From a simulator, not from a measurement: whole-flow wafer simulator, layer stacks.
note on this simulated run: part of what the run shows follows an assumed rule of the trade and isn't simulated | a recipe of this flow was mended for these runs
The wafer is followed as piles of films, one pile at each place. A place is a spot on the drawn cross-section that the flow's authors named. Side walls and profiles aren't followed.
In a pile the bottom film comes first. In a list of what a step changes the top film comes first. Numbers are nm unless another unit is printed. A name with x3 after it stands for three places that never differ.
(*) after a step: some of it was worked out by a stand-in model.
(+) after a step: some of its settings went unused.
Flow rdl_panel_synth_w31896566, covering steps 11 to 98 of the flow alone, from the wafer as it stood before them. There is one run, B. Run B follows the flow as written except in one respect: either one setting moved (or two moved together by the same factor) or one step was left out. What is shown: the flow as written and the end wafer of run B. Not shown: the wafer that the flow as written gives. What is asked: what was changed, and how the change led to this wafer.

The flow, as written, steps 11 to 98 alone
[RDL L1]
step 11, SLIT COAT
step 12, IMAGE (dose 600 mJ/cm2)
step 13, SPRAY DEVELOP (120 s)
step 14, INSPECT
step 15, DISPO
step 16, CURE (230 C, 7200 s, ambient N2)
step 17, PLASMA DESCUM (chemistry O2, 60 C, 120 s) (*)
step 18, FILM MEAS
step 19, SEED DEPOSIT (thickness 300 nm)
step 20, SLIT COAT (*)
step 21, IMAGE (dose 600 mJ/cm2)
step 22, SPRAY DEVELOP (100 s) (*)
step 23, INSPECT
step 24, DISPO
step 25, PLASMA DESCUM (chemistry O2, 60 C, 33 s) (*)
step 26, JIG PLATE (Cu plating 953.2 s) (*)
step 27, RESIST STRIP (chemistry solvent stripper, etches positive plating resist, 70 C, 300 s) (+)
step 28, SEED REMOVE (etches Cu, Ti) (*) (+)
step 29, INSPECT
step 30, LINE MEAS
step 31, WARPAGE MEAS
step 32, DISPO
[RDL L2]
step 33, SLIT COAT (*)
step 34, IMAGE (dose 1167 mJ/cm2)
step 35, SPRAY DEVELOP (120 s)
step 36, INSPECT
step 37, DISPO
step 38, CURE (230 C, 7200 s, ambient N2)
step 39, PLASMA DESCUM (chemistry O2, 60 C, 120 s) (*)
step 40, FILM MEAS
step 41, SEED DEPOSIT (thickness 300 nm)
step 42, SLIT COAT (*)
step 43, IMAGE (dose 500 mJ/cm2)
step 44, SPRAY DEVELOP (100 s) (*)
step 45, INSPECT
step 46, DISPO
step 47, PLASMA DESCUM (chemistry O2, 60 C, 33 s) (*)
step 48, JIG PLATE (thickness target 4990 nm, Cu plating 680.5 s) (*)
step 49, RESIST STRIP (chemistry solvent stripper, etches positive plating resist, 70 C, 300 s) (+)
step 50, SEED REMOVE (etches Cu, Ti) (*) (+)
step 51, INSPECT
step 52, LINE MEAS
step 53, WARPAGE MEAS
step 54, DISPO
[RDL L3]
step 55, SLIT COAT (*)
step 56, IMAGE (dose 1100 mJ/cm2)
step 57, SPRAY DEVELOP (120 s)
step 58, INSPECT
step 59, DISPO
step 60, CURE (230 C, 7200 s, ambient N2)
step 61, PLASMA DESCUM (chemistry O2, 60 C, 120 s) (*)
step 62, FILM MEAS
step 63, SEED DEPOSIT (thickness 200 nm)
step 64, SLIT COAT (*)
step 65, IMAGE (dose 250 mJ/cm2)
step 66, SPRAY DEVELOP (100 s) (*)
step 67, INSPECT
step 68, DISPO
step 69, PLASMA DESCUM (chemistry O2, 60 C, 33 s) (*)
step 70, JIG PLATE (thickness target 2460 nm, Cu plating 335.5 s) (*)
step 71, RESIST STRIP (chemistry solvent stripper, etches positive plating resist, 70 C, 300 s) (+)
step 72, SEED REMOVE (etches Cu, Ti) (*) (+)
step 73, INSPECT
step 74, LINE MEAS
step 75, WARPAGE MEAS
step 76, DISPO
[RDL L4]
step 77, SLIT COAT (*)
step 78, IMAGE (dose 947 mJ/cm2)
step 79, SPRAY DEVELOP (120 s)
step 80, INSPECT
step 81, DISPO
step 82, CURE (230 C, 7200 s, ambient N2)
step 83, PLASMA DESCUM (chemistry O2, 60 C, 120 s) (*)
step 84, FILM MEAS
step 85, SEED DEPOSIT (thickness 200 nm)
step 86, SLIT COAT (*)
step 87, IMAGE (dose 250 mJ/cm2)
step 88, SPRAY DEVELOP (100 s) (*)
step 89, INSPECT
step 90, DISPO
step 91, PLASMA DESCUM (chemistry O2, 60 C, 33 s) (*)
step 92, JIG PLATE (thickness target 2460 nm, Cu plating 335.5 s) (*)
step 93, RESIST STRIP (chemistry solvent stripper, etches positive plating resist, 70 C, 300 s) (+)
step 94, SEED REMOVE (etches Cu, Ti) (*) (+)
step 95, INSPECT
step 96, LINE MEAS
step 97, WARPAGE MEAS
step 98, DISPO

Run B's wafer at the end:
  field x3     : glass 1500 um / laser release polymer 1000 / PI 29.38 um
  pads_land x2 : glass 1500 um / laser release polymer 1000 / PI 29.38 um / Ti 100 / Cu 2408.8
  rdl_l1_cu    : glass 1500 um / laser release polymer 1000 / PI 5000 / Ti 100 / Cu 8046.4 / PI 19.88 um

Cause: step 26, JIG PLATE: Cu plating 1106 s was run, while the flow as written has Cu plating 953.2 s.

Step by step, how the change led to this:
  step 26, JIG PLATE (Cu plating 953.2 s) (*)
      rdl_l1_cu, rdl_l1_via, rdl_l1_rim, rdl_l2_land, rdl_l2_via: Cu gains 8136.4 (in the flow as written it would be: Cu gains 7014.2)
  step 33, SLIT COAT (*)
      rdl_l2_cu, rdl_l2_space: PI gains 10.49 um (in the flow as written it would be: PI gains 9908.1)
      field x3, rdl_l3_cu, rdl_l3_space and 9 more: PI gains 8326.3 (in the flow as written it would be: PI gains 8062.5)
      (and at 3 other places as well)
  step 42, SLIT COAT (*)
      rdl_l1_via: ILINE-POS-THICK-GRADE-A gains 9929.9 (new film) (in the flow as written it would be: ILINE-POS-THICK-GRADE-A gains 10.08 um (new film))
      rdl_l2_cu, rdl_l2_space: ILINE-POS-THICK-GRADE-A gains 10.26 um (new film) (in the flow as written it would be: ILINE-POS-THICK-GRADE-A gains 10.13 um (new film))
      (and at 3 other places as well)
  step 44, SPRAY DEVELOP (100 s) (*)
      rdl_l2_cu: ILINE-POS-THICK-GRADE-A loses 10.26 um (all of it) (in the flow as written it would be: ILINE-POS-THICK-GRADE-A loses 10.13 um (all of it))
      rdl_l2_land: ILINE-POS-THICK-GRADE-A loses 6993.6 (all of it) (in the flow as written it would be: ILINE-POS-THICK-GRADE-A loses 7139.5 (all of it))
      (and at 1 other place as well)
  step 49, RESIST STRIP (chemistry solvent stripper, etches positive plating resist, 70 C, 300 s) (+)
      rdl_l1_via: ILINE-POS-THICK-GRADE-A loses 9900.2 (all of it) (in the flow as written it would be: ILINE-POS-THICK-GRADE-A loses 10.05 um (all of it))
      rdl_l1_space: ILINE-POS-THICK-GRADE-A loses 10.63 um (all of it) (in the flow as written it would be: ILINE-POS-THICK-GRADE-A loses 10.49 um (all of it))
      (and at 1 other place as well)
  step 55, SLIT COAT (*)
      rdl_l2_space: PI gains 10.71 um (in the flow as written it would be: PI gains 10.58 um)
      rdl_l2_land: PI gains 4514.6 (new film) (in the flow as written it would be: PI gains 4645.3 (new film))
      (and at 1 other place as well)
